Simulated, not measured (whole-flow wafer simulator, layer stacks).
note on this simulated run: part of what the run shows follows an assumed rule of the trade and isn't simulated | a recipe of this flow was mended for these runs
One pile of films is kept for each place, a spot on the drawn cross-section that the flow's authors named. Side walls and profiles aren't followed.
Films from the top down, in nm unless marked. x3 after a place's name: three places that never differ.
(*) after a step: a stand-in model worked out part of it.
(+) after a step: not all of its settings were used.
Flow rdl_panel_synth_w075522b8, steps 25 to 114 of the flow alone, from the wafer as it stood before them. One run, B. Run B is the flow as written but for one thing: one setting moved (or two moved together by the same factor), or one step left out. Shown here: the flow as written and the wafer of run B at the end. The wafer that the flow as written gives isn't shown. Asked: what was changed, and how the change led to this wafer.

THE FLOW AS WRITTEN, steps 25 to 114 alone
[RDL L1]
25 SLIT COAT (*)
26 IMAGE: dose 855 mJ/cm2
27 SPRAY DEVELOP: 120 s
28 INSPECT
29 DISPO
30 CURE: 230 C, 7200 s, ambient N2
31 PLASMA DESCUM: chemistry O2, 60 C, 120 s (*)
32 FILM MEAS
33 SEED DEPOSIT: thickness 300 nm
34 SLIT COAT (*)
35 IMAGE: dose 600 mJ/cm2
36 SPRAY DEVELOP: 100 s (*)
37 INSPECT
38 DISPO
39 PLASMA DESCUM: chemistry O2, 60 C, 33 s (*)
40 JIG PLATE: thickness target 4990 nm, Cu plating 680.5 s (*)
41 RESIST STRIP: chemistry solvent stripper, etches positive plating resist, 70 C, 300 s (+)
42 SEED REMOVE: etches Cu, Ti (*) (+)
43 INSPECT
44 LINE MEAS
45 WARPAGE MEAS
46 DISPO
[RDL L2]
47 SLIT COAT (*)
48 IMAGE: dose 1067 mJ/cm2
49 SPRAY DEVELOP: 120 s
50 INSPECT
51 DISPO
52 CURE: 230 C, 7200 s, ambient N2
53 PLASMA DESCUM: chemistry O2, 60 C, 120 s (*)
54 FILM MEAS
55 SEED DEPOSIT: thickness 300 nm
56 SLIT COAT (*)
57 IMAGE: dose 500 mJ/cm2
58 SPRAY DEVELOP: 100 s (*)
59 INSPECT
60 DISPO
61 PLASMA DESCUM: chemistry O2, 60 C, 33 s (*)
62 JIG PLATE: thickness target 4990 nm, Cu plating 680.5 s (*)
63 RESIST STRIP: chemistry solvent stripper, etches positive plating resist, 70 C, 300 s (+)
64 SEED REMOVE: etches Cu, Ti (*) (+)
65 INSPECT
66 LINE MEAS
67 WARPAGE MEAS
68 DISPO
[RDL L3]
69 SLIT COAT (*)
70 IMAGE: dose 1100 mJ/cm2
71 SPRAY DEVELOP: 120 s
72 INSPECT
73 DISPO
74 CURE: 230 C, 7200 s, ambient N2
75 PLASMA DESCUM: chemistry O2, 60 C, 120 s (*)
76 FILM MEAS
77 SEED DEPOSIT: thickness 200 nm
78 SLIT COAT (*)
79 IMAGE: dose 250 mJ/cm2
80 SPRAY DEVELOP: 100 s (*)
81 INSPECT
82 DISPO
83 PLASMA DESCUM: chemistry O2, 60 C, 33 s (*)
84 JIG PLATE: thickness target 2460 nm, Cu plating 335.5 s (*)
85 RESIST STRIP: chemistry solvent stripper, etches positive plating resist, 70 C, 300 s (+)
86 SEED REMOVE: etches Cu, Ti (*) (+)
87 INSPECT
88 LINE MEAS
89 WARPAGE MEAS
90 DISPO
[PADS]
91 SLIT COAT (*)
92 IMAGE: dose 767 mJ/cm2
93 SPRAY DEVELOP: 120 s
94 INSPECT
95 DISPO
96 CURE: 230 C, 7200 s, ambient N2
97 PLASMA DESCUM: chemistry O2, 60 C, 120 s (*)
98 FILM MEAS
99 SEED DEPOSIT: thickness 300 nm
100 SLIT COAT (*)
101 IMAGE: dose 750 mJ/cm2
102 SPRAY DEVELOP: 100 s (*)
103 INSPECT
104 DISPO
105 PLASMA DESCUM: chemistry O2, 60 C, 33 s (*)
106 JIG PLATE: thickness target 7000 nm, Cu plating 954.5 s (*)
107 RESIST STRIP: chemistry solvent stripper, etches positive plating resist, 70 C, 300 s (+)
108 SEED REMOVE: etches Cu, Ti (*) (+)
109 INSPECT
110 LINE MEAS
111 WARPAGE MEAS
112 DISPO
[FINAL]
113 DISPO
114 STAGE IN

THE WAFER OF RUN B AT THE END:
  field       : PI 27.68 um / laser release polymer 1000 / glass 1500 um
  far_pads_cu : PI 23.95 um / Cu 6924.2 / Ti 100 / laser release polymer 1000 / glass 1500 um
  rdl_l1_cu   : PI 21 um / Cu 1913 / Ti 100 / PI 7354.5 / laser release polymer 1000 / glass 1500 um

The cause: step 40, JIG PLATE: Cu plating 272.2 s was run, where the flow has Cu plating 680.5 s.

How the change led to this, step by step:
  40 JIG PLATE: thickness target 4990 nm, Cu plating 680.5 s (*)
      rdl_l1_cu, rdl_l1_land, rdl_l1_via, rdl_l1_rim, rdl_l2_land, rdl_l2_via: Cu +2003 (as written it would be: Cu +5007.5)
  47 SLIT COAT (*)
      field, rdl_l3_cu, rdl_l3_space and 7 more: PI +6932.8 (as written it would be: PI +7600.9)
      rdl_l2_cu, rdl_l2_space: PI +7443 (as written it would be: PI +8899.9)
      (and at 5 more places)
  56 SLIT COAT (*)
      rdl_l1_via: ILINE-POS-THICK-GRADE-A +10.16 um (new film) (as written it would be: ILINE-POS-THICK-GRADE-A +9582.7 (new film))
      far_pads_cu: ILINE-POS-THICK-GRADE-A +9536.6 (new film) (as written it would be: ILINE-POS-THICK-GRADE-A +9933.1 (new film))
      (and at 8 more places)
  58 SPRAY DEVELOP: 100 s (*)
      rdl_l2_cu: ILINE-POS-THICK-GRADE-A -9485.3 (all of it) (as written it would be: ILINE-POS-THICK-GRADE-A -9884.2 (all of it))
      rdl_l2_land: ILINE-POS-THICK-GRADE-A -7869.9 (all of it) (as written it would be: ILINE-POS-THICK-GRADE-A -7416.3 (all of it))
      (and at 1 more place)
  63 RESIST STRIP: chemistry solvent stripper, etches positive plating resist, 70 C, 300 s (+)
      rdl_l1_via: ILINE-POS-THICK-GRADE-A -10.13 um (all of it) (as written it would be: ILINE-POS-THICK-GRADE-A -9553 (all of it))
      far_pads_cu: ILINE-POS-THICK-GRADE-A -9506.9 (all of it) (as written it would be: ILINE-POS-THICK-GRADE-A -9903.4 (all of it))
      (and at 5 more places)
  69 SLIT COAT (*)
      rdl_l2_space: PI +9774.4 (as written it would be: PI +10.31 um)
      far_pads_cu: PI +7527.7 (as written it would be: PI +7887)
      (and at 8 more places)
  78 SLIT COAT (*)
      rdl_l1_cu: ILINE-POS-THICK-GRADE-A +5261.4 (new film) (as written it would be: ILINE-POS-THICK-GRADE-A +5065.8 (new film))
      rdl_l1_space: ILINE-POS-THICK-GRADE-A +5319.4 (new film) (as written it would be: ILINE-POS-THICK-GRADE-A +5190.8 (new film))
      (and at 5 more places)
  85 RESIST STRIP: chemistry solvent stripper, etches positive plating resist, 70 C, 300 s (+)
      rdl_l1_cu: ILINE-POS-THICK-GRADE-A -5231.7 (all of it) (as written it would be: ILINE-POS-THICK-GRADE-A -5036.1 (all of it))
      rdl_l1_space: ILINE-POS-THICK-GRADE-A -5289.7 (all of it) (as written it would be: ILINE-POS-THICK-GRADE-A -5161.1 (all of it))
      (and at 5 more places)
  91 SLIT COAT (*)
      far_pads_cu: PI +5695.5 (as written it would be: PI +5838.2)
      rdl_l1_land: PI +5554.2 (as written it would be: PI +5408.9)
      (and at 4 more places)
  100 SLIT COAT (*)
      far_pads_cu: ILINE-POS-THICK-GRADE-A +14.78 um (new film) (as written it would be: ILINE-POS-THICK-GRADE-A +14.95 um (new film))
      rdl_l1_cu: ILINE-POS-THICK-GRADE-A +15.09 um (new film) (as written it would be: ILINE-POS-THICK-GRADE-A +15.24 um (new film))
      (and at 8 more places)
  107 RESIST STRIP: chemistry solvent stripper, etches positive plating resist, 70 C, 300 s (+)
      far_pads_cu: ILINE-POS-THICK-GRADE-A -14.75 um (all of it) (as written it would be: ILINE-POS-THICK-GRADE-A -14.92 um (all of it))
      rdl_l1_cu: ILINE-POS-THICK-GRADE-A -15.06 um (all of it) (as written it would be: ILINE-POS-THICK-GRADE-A -15.21 um (all of it))
      (and at 8 more places)
